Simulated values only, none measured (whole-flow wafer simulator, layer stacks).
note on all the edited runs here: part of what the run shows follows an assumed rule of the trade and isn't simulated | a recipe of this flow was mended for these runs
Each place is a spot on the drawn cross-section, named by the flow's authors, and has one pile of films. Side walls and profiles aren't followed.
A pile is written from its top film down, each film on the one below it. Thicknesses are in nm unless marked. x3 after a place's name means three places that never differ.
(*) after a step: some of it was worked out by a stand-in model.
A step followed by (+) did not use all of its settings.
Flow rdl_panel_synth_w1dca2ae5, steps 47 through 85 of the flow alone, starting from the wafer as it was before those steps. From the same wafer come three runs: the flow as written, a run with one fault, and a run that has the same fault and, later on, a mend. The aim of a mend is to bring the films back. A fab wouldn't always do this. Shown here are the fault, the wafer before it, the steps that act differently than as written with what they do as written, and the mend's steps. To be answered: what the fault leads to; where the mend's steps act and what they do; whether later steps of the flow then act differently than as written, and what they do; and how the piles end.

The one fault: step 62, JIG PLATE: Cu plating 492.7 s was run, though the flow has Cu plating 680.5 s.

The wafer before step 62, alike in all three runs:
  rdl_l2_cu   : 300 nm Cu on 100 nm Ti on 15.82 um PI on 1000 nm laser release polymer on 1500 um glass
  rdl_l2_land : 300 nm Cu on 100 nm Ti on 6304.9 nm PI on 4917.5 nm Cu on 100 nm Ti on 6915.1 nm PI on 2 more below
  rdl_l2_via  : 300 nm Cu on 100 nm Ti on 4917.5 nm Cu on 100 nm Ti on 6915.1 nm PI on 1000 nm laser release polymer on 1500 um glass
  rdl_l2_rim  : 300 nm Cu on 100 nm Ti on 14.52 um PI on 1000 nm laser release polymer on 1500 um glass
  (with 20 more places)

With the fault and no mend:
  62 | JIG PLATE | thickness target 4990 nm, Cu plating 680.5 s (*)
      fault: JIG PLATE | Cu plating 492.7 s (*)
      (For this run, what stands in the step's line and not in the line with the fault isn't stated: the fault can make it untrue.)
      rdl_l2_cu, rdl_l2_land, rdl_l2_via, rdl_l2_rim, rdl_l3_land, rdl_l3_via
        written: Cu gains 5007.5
        fault: Cu gains 3625.6
  Steps later in the flow that act otherwise than as written:
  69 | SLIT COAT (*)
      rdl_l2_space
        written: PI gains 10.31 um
        fault: PI gains 9216.2
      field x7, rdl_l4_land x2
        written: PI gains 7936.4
        fault: PI gains 7509
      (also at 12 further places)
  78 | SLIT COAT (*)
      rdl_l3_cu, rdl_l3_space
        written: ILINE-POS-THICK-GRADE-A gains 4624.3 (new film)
        fault: ILINE-POS-THICK-GRADE-A gains 4529.2 (new film)
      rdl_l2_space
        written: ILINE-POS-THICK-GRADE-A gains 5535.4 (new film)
        fault: ILINE-POS-THICK-GRADE-A gains 5338 (new film)
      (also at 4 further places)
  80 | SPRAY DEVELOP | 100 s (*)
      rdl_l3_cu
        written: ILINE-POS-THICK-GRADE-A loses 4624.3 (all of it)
        fault: ILINE-POS-THICK-GRADE-A loses 4529.2 (all of it)
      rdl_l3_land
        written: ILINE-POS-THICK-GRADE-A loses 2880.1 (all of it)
        fault: ILINE-POS-THICK-GRADE-A loses 2968.5 (all of it)
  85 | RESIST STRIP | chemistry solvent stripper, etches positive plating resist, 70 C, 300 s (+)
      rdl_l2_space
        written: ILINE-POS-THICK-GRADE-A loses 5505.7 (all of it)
        fault: ILINE-POS-THICK-GRADE-A loses 5308.3 (all of it)
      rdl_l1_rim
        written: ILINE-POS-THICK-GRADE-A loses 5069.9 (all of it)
        fault: ILINE-POS-THICK-GRADE-A loses 4873 (all of it)
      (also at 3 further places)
  The piles end different from the flow's at far_pads_cu, rdl_l1_cu, rdl_l1_land and 11 more by more than 2% or 0.5 nm, whichever is larger.
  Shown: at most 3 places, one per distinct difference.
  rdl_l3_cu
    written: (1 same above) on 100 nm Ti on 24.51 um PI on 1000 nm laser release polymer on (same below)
    fault: (1 same above) on 100 nm Ti on 23.48 um PI on 1000 nm laser release polymer on (same below)
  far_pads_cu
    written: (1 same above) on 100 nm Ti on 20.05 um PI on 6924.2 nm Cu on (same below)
    fault: (1 same above) on 100 nm Ti on 19.62 um PI on 6924.2 nm Cu on (same below)
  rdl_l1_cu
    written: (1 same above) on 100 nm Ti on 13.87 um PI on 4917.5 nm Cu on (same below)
    fault: (1 same above) on 100 nm Ti on 13.45 um PI on 4917.5 nm Cu on (same below)

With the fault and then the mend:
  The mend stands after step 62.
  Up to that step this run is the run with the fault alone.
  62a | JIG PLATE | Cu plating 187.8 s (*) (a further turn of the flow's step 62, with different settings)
      rdl_l2_cu, rdl_l2_land, rdl_l2_via, rdl_l2_rim, rdl_l3_land, rdl_l3_via
        Cu gains 1382
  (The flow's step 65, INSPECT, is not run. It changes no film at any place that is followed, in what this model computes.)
  Every later step of the flow that is run acts as written at every place that is followed.
  At every place that both follow, the piles at the end match the flow's.
